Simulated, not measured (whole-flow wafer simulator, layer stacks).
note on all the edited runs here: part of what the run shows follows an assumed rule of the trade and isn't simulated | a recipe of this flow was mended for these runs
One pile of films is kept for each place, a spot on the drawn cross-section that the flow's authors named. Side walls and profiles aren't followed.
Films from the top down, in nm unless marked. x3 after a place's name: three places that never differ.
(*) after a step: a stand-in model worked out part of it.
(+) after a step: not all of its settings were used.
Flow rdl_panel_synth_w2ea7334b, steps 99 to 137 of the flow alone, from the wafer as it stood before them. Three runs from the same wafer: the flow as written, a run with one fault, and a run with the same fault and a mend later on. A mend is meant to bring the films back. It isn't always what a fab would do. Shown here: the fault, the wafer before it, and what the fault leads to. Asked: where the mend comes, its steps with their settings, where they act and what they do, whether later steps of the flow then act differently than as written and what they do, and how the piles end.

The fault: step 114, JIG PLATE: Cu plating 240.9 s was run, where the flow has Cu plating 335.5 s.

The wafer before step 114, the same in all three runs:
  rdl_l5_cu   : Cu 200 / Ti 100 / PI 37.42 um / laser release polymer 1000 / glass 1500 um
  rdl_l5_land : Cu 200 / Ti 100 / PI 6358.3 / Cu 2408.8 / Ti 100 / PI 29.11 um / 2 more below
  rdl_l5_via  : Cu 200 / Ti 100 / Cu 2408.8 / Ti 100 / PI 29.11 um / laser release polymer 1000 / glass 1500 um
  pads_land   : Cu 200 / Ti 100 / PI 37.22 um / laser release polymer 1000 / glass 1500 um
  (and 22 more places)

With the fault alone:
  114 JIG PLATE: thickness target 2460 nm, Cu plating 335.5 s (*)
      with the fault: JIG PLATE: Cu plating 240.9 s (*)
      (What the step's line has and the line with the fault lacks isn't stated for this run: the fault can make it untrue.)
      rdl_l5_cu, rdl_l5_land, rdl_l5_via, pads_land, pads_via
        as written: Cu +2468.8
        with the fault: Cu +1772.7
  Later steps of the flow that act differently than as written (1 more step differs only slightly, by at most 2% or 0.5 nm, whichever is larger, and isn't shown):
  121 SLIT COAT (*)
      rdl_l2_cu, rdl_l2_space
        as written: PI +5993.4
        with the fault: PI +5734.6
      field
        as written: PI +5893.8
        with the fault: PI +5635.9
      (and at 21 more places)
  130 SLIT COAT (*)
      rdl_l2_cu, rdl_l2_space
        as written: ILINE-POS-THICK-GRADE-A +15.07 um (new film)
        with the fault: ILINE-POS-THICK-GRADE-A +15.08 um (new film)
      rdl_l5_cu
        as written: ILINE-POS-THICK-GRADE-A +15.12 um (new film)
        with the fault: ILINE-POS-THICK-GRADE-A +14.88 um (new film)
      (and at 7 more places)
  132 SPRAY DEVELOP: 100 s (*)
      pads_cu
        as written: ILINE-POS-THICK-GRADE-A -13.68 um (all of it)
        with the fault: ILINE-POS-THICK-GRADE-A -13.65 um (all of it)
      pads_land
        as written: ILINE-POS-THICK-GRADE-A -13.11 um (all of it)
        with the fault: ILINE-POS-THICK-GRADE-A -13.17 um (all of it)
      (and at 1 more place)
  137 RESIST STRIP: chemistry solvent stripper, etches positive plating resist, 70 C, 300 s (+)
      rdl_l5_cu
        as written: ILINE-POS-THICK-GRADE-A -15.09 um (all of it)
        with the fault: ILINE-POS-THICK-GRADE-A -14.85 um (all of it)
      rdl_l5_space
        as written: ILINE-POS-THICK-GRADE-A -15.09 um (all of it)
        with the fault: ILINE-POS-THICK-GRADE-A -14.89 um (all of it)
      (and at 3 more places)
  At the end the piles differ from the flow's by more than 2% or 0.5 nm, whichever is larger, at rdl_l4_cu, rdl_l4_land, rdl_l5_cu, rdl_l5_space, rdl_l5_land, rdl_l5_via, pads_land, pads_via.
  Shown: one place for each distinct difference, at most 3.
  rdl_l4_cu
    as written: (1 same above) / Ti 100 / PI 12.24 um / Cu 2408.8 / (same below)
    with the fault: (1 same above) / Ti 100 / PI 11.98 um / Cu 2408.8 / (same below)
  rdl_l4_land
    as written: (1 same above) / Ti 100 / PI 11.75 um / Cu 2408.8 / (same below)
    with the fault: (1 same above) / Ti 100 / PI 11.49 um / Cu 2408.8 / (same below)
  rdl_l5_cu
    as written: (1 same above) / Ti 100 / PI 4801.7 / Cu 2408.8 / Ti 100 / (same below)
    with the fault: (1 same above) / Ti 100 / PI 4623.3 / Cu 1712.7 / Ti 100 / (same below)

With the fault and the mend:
  The mend comes after step 114.
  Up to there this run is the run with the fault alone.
  114a JIG PLATE: Cu plating 94.61 s (*) (the flow's step 114 once more, with other settings)
      rdl_l5_cu, rdl_l5_land, rdl_l5_via, pads_land, pads_via
        Cu +696.2
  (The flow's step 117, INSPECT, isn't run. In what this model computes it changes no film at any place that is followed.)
  No later step of the flow acts differently than as written, at any place that is followed, by more than 2% or 0.5 nm, whichever is larger.
  At the end the piles differ from the flow's only slightly at the places that both follow, by at most 2% or 0.5 nm, whichever is larger.
